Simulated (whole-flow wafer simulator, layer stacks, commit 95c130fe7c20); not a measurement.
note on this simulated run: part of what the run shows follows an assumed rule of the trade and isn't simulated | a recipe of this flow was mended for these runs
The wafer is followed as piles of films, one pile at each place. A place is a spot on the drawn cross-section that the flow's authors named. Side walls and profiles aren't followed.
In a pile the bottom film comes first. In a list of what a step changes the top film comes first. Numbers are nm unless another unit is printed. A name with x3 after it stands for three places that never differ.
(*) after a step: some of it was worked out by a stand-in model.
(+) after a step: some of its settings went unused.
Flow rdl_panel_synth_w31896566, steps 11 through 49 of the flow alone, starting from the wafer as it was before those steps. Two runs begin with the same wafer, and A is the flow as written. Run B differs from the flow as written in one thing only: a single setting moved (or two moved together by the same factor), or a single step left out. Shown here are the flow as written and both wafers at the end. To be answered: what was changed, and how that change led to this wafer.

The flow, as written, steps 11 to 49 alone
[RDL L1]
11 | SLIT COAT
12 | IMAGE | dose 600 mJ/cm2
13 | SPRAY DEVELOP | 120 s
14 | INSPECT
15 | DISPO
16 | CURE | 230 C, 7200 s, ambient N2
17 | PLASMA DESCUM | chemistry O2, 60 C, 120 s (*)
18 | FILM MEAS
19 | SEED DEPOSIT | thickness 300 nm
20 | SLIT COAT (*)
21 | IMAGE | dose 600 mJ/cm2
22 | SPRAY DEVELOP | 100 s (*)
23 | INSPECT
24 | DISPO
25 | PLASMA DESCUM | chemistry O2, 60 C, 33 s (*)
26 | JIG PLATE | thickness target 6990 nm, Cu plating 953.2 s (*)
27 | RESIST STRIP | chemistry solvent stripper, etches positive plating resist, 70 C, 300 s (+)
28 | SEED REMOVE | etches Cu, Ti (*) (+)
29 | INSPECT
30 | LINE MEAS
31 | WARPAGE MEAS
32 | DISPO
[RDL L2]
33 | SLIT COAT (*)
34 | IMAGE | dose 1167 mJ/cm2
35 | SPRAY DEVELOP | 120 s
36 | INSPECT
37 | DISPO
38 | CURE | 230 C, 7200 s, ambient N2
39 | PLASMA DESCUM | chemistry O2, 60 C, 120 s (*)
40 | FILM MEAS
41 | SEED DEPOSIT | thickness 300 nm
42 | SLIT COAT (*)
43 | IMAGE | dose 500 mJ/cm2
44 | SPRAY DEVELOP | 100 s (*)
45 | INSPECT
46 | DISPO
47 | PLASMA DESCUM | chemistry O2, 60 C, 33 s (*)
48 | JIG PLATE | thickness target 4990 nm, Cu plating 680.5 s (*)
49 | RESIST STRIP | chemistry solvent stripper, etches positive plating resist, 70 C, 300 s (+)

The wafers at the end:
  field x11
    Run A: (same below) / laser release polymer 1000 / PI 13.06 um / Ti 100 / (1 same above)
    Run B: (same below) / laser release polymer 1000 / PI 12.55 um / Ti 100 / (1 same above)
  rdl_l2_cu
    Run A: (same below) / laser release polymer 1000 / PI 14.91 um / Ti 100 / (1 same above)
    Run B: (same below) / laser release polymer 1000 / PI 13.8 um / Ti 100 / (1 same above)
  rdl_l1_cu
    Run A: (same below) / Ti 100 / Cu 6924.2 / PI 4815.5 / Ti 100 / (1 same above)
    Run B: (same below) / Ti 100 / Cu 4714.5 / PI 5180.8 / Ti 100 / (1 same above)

Cause: step 26, JIG PLATE: Cu plating 652.9 s was run, though the flow has Cu plating 953.2 s.

How this came from the change, step by step:
  26 | JIG PLATE | thickness target 6990 nm, Cu plating 953.2 s (*)
      rdl_l1_cu, rdl_l1_via, rdl_l1_rim, rdl_l2_land, rdl_l2_via: A +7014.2 Cu | B +4804.5 Cu
  33 | SLIT COAT (*)
      rdl_l1_space: A +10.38 um PI | B +8918 PI
      field x11, rdl_l2_rim x3: A +8062.5 PI | B +7554.9 PI
      (also at 5 further places)
  42 | SLIT COAT (*)
      rdl_l2_cu, rdl_l2_space: A +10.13 um ILINE-POS-THICK-GRADE-A (new film) | B +9858.6 ILINE-POS-THICK-GRADE-A (new film)
      rdl_l1_space: A +10.52 um ILINE-POS-THICK-GRADE-A (new film) | B +10.21 um ILINE-POS-THICK-GRADE-A (new film)
      (also at 3 further places)
  44 | SPRAY DEVELOP | 100 s (*)
      rdl_l2_cu: A -10.13 um ILINE-POS-THICK-GRADE-A (all of it) | B -9858.6 ILINE-POS-THICK-GRADE-A (all of it)
      rdl_l2_land: A -7139.5 ILINE-POS-THICK-GRADE-A (all of it) | B -7445.5 ILINE-POS-THICK-GRADE-A (all of it)
      (also at 1 further place)
  49 | RESIST STRIP | chemistry solvent stripper, etches positive plating resist, 70 C, 300 s (+)
      rdl_l2_space: A -10.1 um ILINE-POS-THICK-GRADE-A (all of it) | B -9828.9 ILINE-POS-THICK-GRADE-A (all of it)
      rdl_l1_space: A -10.49 um ILINE-POS-THICK-GRADE-A (all of it) | B -10.19 um ILINE-POS-THICK-GRADE-A (all of it)
      (also at 1 further place)
